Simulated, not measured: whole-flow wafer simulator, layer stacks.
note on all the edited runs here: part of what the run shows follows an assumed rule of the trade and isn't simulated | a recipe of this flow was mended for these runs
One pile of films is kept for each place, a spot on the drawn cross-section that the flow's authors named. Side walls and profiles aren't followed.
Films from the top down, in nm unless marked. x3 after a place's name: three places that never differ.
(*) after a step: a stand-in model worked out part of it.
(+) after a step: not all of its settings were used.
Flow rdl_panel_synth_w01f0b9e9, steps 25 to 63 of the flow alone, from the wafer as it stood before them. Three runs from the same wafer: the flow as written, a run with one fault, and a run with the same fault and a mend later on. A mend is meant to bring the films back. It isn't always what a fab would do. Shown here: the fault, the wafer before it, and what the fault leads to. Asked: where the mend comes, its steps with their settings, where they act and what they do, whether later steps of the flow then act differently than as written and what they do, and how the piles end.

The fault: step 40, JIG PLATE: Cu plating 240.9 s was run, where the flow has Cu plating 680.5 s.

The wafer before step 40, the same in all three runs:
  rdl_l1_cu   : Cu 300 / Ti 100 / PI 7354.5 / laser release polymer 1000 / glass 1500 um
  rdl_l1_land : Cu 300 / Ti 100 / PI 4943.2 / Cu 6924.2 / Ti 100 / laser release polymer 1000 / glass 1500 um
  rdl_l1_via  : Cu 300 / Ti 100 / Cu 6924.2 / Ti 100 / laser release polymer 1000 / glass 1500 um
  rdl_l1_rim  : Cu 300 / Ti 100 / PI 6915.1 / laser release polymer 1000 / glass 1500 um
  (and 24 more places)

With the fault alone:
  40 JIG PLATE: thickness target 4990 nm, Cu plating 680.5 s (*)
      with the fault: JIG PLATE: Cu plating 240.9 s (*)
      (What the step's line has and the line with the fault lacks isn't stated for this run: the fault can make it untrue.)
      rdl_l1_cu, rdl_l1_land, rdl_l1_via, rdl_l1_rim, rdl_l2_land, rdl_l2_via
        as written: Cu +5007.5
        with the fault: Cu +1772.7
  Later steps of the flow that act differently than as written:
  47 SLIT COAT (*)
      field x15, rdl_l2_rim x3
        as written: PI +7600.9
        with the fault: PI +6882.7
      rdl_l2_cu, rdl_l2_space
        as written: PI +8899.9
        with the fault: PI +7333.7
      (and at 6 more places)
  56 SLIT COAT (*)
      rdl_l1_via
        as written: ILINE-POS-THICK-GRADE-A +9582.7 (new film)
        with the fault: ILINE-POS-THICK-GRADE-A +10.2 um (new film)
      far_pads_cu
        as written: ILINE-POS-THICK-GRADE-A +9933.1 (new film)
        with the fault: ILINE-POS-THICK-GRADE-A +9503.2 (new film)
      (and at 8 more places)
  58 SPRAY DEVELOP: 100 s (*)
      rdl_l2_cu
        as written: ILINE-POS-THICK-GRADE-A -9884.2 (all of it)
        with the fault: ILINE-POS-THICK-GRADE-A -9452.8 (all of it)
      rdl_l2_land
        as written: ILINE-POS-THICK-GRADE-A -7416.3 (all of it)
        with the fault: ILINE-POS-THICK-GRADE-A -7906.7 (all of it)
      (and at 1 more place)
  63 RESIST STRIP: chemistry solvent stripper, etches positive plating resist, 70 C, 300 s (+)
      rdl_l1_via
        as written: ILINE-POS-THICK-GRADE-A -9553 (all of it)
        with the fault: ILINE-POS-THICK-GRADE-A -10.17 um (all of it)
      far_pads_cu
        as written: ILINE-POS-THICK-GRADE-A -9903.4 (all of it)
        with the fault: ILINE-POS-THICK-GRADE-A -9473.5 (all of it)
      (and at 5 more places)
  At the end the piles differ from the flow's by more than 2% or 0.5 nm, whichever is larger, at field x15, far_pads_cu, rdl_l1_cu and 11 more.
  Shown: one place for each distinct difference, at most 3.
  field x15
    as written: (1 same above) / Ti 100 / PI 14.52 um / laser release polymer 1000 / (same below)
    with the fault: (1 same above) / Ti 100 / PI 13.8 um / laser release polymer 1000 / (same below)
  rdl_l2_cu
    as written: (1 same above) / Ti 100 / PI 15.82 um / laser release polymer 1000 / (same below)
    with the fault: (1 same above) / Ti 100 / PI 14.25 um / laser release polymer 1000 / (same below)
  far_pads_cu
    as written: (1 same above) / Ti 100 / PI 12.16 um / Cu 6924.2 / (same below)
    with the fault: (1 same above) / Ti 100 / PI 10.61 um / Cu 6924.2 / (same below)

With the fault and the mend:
  The mend comes after step 40.
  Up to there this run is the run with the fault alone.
  40a JIG PLATE: Cu plating 439.6 s (*) (the flow's step 40 once more, with other settings)
      rdl_l1_cu, rdl_l1_land, rdl_l1_via, rdl_l1_rim, rdl_l2_land, rdl_l2_via
        Cu +3234.9
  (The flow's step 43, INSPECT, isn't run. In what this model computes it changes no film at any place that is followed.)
  No later step of the flow acts differently than as written at any place that is followed.
  At the end the piles are the same as the flow's at every place that both follow.
